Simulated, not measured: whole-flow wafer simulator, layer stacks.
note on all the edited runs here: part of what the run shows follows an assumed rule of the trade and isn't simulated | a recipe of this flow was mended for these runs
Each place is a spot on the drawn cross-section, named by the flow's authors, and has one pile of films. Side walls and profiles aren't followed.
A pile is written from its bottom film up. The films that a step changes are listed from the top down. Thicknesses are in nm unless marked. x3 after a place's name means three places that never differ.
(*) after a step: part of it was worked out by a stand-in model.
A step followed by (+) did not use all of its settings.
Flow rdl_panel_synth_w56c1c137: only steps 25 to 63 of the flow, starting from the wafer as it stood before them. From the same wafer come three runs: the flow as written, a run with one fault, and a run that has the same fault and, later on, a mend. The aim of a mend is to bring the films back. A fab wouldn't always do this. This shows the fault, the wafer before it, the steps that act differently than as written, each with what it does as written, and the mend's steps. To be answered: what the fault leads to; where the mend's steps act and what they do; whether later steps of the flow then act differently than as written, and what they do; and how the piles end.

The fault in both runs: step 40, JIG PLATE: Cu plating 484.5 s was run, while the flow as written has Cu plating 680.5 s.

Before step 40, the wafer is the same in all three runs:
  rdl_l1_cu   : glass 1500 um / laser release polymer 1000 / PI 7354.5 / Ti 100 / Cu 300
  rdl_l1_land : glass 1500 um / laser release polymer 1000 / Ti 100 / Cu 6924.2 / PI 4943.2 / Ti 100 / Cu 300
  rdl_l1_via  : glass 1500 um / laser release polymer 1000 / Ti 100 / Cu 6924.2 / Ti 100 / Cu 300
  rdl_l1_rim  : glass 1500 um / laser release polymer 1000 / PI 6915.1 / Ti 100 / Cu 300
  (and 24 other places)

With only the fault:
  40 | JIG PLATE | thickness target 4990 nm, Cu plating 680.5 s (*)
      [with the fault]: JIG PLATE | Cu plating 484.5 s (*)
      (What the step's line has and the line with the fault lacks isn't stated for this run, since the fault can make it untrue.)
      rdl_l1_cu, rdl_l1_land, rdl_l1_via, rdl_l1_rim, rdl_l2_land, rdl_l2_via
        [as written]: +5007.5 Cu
        [with the fault]: +3565.3 Cu
  Later steps of the flow acting differently than as written:
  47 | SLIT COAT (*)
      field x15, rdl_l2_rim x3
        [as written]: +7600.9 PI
        [with the fault]: +7276.8 PI
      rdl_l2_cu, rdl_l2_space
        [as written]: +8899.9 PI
        [with the fault]: +8193 PI
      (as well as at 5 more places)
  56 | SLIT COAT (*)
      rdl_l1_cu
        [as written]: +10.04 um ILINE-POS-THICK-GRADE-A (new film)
        [with the fault]: +10.16 um ILINE-POS-THICK-GRADE-A (new film)
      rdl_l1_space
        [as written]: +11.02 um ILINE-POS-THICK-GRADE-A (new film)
        [with the fault]: +10.89 um ILINE-POS-THICK-GRADE-A (new film)
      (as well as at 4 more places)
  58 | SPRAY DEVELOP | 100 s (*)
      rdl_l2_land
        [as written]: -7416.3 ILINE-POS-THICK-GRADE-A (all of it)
        [with the fault]: -7627.9 ILINE-POS-THICK-GRADE-A (all of it)
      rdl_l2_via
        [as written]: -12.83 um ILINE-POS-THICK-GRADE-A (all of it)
        [with the fault]: -13.07 um ILINE-POS-THICK-GRADE-A (all of it)
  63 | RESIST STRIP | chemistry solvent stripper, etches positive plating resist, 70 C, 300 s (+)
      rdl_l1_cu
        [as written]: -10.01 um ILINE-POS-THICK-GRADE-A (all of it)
        [with the fault]: -10.13 um ILINE-POS-THICK-GRADE-A (all of it)
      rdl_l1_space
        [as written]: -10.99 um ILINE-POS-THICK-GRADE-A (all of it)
        [with the fault]: -10.86 um ILINE-POS-THICK-GRADE-A (all of it)
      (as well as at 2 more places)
  By the end, the piles at field x15, far_pads_cu, rdl_l1_cu and 11 more depart from the flow's by more than 2% or 0.5 nm, whichever is larger.
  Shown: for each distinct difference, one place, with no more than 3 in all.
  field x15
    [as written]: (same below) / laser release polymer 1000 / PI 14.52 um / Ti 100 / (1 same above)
    [with the fault]: (same below) / laser release polymer 1000 / PI 14.19 um / Ti 100 / (1 same above)
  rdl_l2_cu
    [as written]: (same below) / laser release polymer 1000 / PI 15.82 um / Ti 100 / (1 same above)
    [with the fault]: (same below) / laser release polymer 1000 / PI 15.11 um / Ti 100 / (1 same above)
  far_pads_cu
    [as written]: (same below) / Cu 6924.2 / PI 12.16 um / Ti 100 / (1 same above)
    [with the fault]: (same below) / Cu 6924.2 / PI 11.48 um / Ti 100 / (1 same above)

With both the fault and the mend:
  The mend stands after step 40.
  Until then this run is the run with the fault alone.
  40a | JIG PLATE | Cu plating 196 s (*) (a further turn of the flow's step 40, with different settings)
      rdl_l1_cu, rdl_l1_land, rdl_l1_via, rdl_l1_rim, rdl_l2_land, rdl_l2_via
        +1442.3 Cu
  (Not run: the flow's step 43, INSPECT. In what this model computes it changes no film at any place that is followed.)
  Later steps of the flow that are run all act as written at every place that is followed.
  The piles end the same as the flow's at every place that both follow.
